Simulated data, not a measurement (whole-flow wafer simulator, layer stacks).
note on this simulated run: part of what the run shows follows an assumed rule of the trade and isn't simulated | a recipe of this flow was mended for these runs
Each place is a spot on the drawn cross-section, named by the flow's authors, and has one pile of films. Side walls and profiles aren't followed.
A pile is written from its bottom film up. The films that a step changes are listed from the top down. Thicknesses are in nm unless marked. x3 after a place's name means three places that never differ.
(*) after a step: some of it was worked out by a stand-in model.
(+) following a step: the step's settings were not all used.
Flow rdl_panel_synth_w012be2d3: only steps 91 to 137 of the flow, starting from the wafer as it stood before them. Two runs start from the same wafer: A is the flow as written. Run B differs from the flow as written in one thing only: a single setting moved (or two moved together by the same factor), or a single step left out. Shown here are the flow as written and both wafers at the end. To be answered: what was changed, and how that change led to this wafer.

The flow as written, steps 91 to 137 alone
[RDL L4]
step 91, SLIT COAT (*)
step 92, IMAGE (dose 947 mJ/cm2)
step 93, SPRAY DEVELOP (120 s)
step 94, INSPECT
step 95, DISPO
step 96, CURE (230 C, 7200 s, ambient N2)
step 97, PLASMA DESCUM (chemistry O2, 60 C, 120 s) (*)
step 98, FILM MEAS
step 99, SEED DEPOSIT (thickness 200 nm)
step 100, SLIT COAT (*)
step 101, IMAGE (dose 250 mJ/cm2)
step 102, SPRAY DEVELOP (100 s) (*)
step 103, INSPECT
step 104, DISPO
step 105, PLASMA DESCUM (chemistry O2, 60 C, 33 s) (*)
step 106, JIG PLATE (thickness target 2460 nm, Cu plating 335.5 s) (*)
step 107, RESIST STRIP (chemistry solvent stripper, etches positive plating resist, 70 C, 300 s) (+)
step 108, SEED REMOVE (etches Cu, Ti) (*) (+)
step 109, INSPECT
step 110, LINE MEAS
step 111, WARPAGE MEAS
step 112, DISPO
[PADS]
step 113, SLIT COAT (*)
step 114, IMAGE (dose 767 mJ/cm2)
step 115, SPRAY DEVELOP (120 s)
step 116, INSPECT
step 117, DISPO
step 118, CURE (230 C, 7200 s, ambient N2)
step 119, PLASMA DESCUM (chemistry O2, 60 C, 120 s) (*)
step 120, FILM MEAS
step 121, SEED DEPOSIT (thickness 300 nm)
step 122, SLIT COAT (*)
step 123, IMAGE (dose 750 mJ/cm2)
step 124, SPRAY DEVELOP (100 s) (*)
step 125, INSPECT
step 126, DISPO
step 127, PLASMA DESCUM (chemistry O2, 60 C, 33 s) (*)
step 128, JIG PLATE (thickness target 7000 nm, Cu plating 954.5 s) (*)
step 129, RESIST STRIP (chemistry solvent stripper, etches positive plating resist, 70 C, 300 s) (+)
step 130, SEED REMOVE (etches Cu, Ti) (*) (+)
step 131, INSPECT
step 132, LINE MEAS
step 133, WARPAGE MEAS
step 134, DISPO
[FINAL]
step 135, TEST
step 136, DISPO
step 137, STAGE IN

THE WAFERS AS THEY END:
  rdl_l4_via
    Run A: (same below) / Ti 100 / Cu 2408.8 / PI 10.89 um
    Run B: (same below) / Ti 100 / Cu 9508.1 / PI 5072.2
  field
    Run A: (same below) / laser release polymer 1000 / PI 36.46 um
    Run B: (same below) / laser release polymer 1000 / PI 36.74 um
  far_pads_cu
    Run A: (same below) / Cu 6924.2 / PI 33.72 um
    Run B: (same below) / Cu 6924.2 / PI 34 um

What caused this: step 106, JIG PLATE: Cu plating 436.2 s was run, though the flow has Cu plating 335.5 s.

The path from the change to this, step by step:
  step 106, JIG PLATE (thickness target 2460 nm, Cu plating 335.5 s) (*)
      rdl_l4_cu, rdl_l4_land, pads_land, pads_via: A +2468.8 Cu | B +3209.8 Cu
      rdl_l4_via: A +2468.8 Cu | B +9568.1 Cu
  step 113, SLIT COAT (*)
      rdl_l4_via: A +10.89 um PI (new film) | B +5072.2 PI (new film)
      field: A +5893.8 PI | B +6176.8 PI
      (also at 20 further places)
  step 122, SLIT COAT (*)
      rdl_l1_rim: A +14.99 um ILINE-POS-THICK-GRADE-A (new film) | B +14.98 um ILINE-POS-THICK-GRADE-A (new film)
      rdl_l3_via: A +14.8 um ILINE-POS-THICK-GRADE-A (new film) | B +14.81 um ILINE-POS-THICK-GRADE-A (new film)
      (also at 8 further places)
  step 124, SPRAY DEVELOP (100 s) (*)
      pads_cu: A -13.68 um ILINE-POS-THICK-GRADE-A (all of it) | B -13.71 um ILINE-POS-THICK-GRADE-A (all of it)
      pads_land: A -13.11 um ILINE-POS-THICK-GRADE-A (all of it) | B -13.05 um ILINE-POS-THICK-GRADE-A (all of it)
      (also at 1 further place)
  step 129, RESIST STRIP (chemistry solvent stripper, etches positive plating resist, 70 C, 300 s) (+)
      rdl_l3_via: A -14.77 um ILINE-POS-THICK-GRADE-A (all of it) | B -14.78 um ILINE-POS-THICK-GRADE-A (all of it)
      rdl_l4_cu: A -15.09 um ILINE-POS-THICK-GRADE-A (all of it) | B -15.24 um ILINE-POS-THICK-GRADE-A (all of it)
      (also at 4 further places)
